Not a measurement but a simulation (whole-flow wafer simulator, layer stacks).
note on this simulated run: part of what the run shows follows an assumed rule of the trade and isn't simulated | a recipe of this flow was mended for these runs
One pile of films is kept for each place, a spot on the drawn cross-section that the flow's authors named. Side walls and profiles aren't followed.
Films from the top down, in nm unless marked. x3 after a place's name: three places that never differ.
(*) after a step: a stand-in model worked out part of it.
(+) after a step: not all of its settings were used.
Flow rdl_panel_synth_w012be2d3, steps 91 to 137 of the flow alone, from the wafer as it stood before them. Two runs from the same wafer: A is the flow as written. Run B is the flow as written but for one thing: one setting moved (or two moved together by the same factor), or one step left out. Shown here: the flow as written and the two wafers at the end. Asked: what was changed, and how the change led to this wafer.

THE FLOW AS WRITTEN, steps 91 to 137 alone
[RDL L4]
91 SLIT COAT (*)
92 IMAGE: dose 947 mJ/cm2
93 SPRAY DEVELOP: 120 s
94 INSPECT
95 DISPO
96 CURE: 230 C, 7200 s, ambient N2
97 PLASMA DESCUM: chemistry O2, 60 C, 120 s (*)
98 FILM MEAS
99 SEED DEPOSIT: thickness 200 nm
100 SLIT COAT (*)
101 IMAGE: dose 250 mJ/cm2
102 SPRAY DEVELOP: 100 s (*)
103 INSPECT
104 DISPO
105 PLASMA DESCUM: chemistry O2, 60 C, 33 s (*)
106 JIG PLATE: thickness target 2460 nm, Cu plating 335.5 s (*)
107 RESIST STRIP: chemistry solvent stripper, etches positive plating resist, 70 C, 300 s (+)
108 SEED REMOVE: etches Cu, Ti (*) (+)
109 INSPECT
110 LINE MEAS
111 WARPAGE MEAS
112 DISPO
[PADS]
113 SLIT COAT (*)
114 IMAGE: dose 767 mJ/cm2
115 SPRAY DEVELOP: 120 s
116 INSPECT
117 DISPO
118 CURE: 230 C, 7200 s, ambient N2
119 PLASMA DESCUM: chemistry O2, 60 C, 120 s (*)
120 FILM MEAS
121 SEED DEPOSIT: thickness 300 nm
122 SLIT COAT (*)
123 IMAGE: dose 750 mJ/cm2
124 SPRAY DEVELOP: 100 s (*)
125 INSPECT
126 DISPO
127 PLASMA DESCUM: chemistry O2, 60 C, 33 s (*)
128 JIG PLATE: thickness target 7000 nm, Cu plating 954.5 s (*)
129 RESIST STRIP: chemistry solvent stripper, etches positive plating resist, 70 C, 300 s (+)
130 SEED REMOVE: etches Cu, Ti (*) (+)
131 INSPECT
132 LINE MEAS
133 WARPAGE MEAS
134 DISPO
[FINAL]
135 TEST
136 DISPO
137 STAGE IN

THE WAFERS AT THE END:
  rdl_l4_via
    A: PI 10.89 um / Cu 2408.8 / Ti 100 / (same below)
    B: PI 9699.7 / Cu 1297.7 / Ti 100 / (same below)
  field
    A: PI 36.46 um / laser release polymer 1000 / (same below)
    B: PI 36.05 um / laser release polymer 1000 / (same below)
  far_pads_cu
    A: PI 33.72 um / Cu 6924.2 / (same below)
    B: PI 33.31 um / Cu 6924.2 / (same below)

The cause: step 106, JIG PLATE: Cu plating 184.5 s was run, where the flow has Cu plating 335.5 s.

How the change led to this, step by step:
  106 JIG PLATE: thickness target 2460 nm, Cu plating 335.5 s (*)
      rdl_l4_cu, rdl_l4_land, rdl_l4_via, pads_land, pads_via: A Cu +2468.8 | B Cu +1357.7
  113 SLIT COAT (*)
      rdl_l4_via: A PI +10.89 um (new film) | B PI +9699.7 (new film)
      field: A PI +5893.8 | B PI +5485.9
      (and at 21 more places)
  122 SLIT COAT (*)
      rdl_l2_cu, rdl_l2_space: A ILINE-POS-THICK-GRADE-A +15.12 um (new film) | B ILINE-POS-THICK-GRADE-A +15.13 um (new film)
      rdl_l1_space: A ILINE-POS-THICK-GRADE-A +15.17 um (new film) | B ILINE-POS-THICK-GRADE-A +15.18 um (new film)
      (and at 11 more places)
  124 SPRAY DEVELOP: 100 s (*)
      pads_cu: A ILINE-POS-THICK-GRADE-A -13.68 um (all of it) | B ILINE-POS-THICK-GRADE-A -13.62 um (all of it)
      pads_land: A ILINE-POS-THICK-GRADE-A -13.11 um (all of it) | B ILINE-POS-THICK-GRADE-A -13.21 um (all of it)
      (and at 1 more place)
  129 RESIST STRIP: chemistry solvent stripper, etches positive plating resist, 70 C, 300 s (+)
      rdl_l2_cu, rdl_l2_space: A ILINE-POS-THICK-GRADE-A -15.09 um (all of it) | B ILINE-POS-THICK-GRADE-A -15.1 um (all of it)
      rdl_l1_space: A ILINE-POS-THICK-GRADE-A -15.14 um (all of it) | B ILINE-POS-THICK-GRADE-A -15.15 um (all of it)
      (and at 8 more places)
